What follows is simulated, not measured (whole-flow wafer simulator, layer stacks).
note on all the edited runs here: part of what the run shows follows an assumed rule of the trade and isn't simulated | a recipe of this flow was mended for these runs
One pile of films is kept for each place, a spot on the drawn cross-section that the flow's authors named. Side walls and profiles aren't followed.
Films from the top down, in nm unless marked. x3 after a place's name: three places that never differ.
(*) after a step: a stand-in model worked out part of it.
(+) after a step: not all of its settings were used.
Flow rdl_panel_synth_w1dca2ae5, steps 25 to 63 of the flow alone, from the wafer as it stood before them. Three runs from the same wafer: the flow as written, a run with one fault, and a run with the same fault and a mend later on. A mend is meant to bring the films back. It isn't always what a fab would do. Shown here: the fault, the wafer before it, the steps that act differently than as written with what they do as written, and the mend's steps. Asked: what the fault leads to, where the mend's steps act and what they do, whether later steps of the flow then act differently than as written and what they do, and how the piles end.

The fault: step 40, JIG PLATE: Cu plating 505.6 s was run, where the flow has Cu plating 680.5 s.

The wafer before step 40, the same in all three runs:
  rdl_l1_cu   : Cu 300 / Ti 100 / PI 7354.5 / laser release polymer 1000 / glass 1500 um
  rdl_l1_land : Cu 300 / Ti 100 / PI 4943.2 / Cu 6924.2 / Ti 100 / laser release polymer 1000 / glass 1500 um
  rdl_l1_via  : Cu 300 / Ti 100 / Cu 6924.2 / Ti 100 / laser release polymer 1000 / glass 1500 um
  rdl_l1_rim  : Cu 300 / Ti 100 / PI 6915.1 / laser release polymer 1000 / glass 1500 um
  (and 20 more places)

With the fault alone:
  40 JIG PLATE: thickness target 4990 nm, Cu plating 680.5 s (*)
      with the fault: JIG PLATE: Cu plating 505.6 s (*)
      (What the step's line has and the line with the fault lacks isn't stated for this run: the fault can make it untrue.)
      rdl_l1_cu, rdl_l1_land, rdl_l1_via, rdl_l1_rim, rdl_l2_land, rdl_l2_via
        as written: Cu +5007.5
        with the fault: Cu +3720.5
  Later steps of the flow that act differently than as written:
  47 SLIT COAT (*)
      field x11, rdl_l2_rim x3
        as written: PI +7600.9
        with the fault: PI +7311.4
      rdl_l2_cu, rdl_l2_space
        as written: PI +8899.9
        with the fault: PI +8268.4
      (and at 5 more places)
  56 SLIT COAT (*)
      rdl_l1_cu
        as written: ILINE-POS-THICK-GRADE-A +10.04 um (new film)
        with the fault: ILINE-POS-THICK-GRADE-A +10.15 um (new film)
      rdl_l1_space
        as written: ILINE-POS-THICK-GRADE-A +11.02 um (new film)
        with the fault: ILINE-POS-THICK-GRADE-A +10.91 um (new film)
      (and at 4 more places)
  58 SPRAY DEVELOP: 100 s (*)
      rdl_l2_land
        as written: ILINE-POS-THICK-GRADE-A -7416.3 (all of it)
        with the fault: ILINE-POS-THICK-GRADE-A -7604.5 (all of it)
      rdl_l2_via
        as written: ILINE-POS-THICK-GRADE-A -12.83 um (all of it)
        with the fault: ILINE-POS-THICK-GRADE-A -13.04 um (all of it)
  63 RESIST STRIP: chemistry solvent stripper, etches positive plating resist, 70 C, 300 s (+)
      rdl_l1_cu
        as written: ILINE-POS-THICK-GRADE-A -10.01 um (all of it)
        with the fault: ILINE-POS-THICK-GRADE-A -10.12 um (all of it)
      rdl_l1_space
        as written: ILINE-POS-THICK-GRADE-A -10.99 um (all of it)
        with the fault: ILINE-POS-THICK-GRADE-A -10.88 um (all of it)
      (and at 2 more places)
  At the end the piles differ from the flow's by more than 2% or 0.5 nm, whichever is larger, at far_pads_cu, rdl_l1_cu, rdl_l1_space and 7 more.
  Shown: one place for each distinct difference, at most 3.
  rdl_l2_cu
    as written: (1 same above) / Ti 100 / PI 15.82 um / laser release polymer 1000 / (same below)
    with the fault: (1 same above) / Ti 100 / PI 15.18 um / laser release polymer 1000 / (same below)
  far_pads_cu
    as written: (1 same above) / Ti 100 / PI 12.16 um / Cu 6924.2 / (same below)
    with the fault: (1 same above) / Ti 100 / PI 11.55 um / Cu 6924.2 / (same below)
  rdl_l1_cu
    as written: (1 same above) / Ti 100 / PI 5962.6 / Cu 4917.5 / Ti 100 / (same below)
    with the fault: (1 same above) / Ti 100 / PI 6308.3 / Cu 3630.5 / Ti 100 / (same below)

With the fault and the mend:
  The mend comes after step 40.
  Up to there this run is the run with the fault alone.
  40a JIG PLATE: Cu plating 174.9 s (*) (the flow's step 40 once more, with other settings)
      rdl_l1_cu, rdl_l1_land, rdl_l1_via, rdl_l1_rim, rdl_l2_land, rdl_l2_via
        Cu +1287
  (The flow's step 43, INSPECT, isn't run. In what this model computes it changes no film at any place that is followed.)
  No later step of the flow acts differently than as written at any place that is followed.
  At the end the piles are the same as the flow's at every place that both follow.
